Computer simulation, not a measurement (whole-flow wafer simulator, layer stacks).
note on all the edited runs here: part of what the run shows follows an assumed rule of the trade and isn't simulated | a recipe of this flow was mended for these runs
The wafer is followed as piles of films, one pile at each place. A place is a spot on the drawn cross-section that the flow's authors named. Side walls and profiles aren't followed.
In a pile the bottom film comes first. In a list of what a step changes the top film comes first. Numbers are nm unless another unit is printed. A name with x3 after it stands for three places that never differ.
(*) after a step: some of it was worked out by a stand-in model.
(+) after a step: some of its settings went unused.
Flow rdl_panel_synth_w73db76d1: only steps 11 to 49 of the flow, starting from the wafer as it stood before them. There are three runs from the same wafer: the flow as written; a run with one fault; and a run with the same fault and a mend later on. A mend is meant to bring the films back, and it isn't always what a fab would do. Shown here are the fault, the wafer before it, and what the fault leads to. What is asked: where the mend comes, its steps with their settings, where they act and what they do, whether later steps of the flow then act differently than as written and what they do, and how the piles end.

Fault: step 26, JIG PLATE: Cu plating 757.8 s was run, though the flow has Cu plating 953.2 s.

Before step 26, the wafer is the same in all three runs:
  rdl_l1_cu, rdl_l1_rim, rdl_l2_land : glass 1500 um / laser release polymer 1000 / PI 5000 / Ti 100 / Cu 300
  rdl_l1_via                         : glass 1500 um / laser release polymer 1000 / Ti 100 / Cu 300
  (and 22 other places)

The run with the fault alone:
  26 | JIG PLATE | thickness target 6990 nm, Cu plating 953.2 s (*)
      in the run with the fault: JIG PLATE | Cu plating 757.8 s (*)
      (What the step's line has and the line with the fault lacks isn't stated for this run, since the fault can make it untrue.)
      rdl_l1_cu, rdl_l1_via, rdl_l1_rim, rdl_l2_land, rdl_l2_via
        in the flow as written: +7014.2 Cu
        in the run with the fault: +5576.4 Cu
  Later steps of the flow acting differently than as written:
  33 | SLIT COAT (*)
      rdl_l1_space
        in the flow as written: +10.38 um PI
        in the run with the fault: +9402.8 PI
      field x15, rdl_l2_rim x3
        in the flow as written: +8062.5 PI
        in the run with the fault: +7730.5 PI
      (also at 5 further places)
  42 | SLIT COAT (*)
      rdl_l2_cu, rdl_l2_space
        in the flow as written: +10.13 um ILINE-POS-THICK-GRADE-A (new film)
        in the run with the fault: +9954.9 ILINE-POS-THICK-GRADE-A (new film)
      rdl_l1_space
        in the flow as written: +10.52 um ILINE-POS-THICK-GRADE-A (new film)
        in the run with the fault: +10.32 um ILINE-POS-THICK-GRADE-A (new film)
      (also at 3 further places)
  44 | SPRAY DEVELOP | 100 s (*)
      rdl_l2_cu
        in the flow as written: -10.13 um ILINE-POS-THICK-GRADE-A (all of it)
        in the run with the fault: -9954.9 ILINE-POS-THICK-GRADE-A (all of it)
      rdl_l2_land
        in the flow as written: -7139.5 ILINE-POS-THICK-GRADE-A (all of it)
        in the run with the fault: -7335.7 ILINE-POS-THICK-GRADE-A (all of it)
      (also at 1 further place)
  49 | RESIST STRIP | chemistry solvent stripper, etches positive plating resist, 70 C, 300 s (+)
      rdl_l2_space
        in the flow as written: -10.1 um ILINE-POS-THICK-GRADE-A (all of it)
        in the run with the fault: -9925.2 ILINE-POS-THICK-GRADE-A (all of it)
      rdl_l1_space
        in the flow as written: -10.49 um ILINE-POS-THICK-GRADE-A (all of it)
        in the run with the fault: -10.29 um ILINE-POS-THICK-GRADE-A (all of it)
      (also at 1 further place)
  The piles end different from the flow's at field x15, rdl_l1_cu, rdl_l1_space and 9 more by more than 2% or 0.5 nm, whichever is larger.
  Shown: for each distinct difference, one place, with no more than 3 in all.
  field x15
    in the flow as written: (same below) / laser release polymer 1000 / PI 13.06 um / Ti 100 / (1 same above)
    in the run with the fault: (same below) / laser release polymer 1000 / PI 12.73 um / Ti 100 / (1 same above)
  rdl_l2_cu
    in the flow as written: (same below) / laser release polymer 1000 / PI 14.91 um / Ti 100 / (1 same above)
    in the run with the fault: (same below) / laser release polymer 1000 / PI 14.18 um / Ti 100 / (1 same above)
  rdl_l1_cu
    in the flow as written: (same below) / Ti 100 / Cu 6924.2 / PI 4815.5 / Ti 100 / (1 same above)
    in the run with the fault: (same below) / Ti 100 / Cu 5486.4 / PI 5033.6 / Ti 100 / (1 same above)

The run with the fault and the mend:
  After step 26 comes the mend.
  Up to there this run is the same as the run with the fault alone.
  26a | JIG PLATE | Cu plating 195.4 s (*) (a further turn of the flow's step 26, with different settings)
      rdl_l1_cu, rdl_l1_via, rdl_l1_rim, rdl_l2_land, rdl_l2_via
        +1437.9 Cu
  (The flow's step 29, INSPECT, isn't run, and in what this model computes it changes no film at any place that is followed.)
  Every later step of the flow that is run acts as written at every place that is followed.
  At every place that both follow, the piles at the end match the flow's.
